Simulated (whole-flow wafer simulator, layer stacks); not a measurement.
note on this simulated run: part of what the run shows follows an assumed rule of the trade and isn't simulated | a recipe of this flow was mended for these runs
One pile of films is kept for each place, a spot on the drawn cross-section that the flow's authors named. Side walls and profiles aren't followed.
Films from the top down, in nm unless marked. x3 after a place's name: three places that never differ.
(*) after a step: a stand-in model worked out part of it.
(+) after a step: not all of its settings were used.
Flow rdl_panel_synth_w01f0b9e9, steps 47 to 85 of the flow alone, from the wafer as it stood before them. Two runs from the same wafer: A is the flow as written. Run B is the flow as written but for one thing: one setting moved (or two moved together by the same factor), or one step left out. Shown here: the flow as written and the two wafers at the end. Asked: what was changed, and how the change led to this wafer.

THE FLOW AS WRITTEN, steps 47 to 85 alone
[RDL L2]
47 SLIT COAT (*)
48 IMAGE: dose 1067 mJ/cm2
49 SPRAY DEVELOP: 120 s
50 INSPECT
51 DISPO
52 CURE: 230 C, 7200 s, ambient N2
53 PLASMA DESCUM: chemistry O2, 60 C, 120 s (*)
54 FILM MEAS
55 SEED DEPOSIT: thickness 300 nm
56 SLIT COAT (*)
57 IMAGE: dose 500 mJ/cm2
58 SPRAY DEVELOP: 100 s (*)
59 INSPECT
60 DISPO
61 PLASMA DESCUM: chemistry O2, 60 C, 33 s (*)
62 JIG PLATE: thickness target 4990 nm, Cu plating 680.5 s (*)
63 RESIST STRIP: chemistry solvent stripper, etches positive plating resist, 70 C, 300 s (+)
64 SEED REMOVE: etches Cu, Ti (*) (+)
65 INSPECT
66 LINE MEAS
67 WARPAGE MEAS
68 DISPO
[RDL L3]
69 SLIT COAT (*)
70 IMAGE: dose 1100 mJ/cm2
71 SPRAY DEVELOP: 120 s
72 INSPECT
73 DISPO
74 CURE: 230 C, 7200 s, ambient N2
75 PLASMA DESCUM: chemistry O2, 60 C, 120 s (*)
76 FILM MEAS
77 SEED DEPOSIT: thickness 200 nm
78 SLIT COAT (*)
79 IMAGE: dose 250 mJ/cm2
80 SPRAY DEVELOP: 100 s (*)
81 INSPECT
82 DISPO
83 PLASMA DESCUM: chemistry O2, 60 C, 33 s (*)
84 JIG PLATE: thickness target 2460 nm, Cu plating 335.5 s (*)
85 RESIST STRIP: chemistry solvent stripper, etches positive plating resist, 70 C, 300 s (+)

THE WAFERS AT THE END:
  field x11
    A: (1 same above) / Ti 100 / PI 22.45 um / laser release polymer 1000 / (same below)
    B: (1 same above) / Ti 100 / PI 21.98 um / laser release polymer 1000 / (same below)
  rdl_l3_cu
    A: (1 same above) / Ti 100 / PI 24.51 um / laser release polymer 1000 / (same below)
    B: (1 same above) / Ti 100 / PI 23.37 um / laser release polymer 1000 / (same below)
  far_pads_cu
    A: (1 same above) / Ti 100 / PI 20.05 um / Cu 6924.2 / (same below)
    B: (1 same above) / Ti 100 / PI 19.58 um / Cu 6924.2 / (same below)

The cause: step 62, JIG PLATE: Cu plating 472.9 s was run, where the flow has Cu plating 680.5 s.

How the change led to this, step by step:
  62 JIG PLATE: thickness target 4990 nm, Cu plating 680.5 s (*)
      rdl_l2_cu, rdl_l2_land, rdl_l2_via, rdl_l2_rim, rdl_l3_land, rdl_l3_via: A Cu +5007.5 | B Cu +3479.9
  69 SLIT COAT (*)
      rdl_l2_space: A PI +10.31 um | B PI +9100
      field x11, rdl_l4_land x2: A PI +7936.4 | B PI +7465.5
      (and at 12 more places)
  78 SLIT COAT (*)
      rdl_l3_cu, rdl_l3_space: A ILINE-POS-THICK-GRADE-A +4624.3 (new film) | B ILINE-POS-THICK-GRADE-A +4518.1 (new film)
      rdl_l2_cu: A ILINE-POS-THICK-GRADE-A +5163.2 (new film) | B ILINE-POS-THICK-GRADE-A +5058.2 (new film)
      (and at 5 more places)
  80 SPRAY DEVELOP: 100 s (*)
      rdl_l3_cu: A ILINE-POS-THICK-GRADE-A -4624.3 (all of it) | B ILINE-POS-THICK-GRADE-A -4518.1 (all of it)
      rdl_l3_land: A ILINE-POS-THICK-GRADE-A -2880.1 (all of it) | B ILINE-POS-THICK-GRADE-A -2978.9 (all of it)
  85 RESIST STRIP: chemistry solvent stripper, etches positive plating resist, 70 C, 300 s (+)
      rdl_l2_cu: A ILINE-POS-THICK-GRADE-A -5133.5 (all of it) | B ILINE-POS-THICK-GRADE-A -5028.5 (all of it)
      rdl_l2_space: A ILINE-POS-THICK-GRADE-A -5505.7 (all of it) | B ILINE-POS-THICK-GRADE-A -5288.4 (all of it)
      (and at 4 more places)
